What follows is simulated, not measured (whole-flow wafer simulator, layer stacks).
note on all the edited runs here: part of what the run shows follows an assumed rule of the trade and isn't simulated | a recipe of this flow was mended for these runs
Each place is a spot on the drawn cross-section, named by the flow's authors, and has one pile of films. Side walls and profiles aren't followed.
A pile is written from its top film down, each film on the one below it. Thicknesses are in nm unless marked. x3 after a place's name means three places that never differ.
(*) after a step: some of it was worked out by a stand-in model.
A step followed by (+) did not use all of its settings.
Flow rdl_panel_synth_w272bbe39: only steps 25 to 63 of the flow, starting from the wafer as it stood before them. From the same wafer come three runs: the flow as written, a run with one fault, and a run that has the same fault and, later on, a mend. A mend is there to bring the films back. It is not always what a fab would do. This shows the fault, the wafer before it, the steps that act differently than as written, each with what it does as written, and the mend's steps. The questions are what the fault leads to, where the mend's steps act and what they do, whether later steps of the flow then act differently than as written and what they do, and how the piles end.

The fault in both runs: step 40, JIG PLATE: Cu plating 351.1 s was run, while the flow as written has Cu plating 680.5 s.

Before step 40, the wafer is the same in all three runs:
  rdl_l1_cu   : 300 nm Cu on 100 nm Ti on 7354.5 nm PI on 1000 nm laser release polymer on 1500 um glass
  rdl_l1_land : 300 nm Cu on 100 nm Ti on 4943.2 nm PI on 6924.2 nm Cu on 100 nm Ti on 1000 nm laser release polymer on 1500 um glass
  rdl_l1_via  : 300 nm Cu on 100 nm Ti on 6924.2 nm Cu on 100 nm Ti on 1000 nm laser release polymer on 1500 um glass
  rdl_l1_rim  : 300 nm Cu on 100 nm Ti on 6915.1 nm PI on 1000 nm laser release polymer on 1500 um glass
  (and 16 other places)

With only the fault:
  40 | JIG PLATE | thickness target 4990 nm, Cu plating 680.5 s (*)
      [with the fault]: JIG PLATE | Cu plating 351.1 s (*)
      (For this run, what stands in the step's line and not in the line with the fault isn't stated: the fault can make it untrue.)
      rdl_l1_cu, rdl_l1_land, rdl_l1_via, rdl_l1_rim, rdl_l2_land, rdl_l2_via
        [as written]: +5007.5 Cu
        [with the fault]: +2583.6 Cu
  Later steps of the flow acting differently than as written:
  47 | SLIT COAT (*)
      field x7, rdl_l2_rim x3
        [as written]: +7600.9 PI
        [with the fault]: +7059.8 PI
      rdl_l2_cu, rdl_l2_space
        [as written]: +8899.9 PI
        [with the fault]: +7719.8 PI
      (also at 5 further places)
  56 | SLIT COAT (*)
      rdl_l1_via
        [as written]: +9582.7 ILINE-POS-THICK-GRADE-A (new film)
        [with the fault]: +10.04 um ILINE-POS-THICK-GRADE-A (new film)
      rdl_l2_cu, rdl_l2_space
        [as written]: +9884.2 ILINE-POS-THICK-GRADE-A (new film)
        [with the fault]: +9565.9 ILINE-POS-THICK-GRADE-A (new film)
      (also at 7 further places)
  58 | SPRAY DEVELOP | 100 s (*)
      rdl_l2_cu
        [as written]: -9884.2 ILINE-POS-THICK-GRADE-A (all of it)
        [with the fault]: -9565.9 ILINE-POS-THICK-GRADE-A (all of it)
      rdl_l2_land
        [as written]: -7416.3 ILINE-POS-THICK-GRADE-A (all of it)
        [with the fault]: -7778.5 ILINE-POS-THICK-GRADE-A (all of it)
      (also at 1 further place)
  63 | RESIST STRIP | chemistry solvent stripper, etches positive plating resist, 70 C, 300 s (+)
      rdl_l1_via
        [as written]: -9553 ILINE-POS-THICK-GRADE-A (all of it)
        [with the fault]: -10.01 um ILINE-POS-THICK-GRADE-A (all of it)
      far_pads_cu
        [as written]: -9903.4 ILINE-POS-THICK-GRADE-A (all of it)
        [with the fault]: -9587.1 ILINE-POS-THICK-GRADE-A (all of it)
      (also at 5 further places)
  At field x7, far_pads_cu, rdl_l1_cu and 11 more, the piles at the end differ from the flow's by more than 2% or 0.5 nm, whichever is larger.
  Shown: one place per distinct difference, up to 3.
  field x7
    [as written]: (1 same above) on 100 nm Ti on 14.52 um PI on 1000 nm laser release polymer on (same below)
    [with the fault]: (1 same above) on 100 nm Ti on 13.97 um PI on 1000 nm laser release polymer on (same below)
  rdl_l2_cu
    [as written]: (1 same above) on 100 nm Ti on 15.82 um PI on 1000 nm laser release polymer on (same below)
    [with the fault]: (1 same above) on 100 nm Ti on 14.63 um PI on 1000 nm laser release polymer on (same below)
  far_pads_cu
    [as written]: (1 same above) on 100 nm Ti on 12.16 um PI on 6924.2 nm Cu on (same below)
    [with the fault]: (1 same above) on 100 nm Ti on 11 um PI on 6924.2 nm Cu on (same below)

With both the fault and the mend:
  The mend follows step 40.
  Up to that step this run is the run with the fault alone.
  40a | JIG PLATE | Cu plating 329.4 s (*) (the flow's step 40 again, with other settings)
      rdl_l1_cu, rdl_l1_land, rdl_l1_via, rdl_l1_rim, rdl_l2_land, rdl_l2_via
        +2423.9 Cu
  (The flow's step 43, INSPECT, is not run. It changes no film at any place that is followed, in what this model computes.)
  None of the later steps of the flow acts differently than as written at any place that is followed.
  The piles end the same as the flow's at every place that both follow.
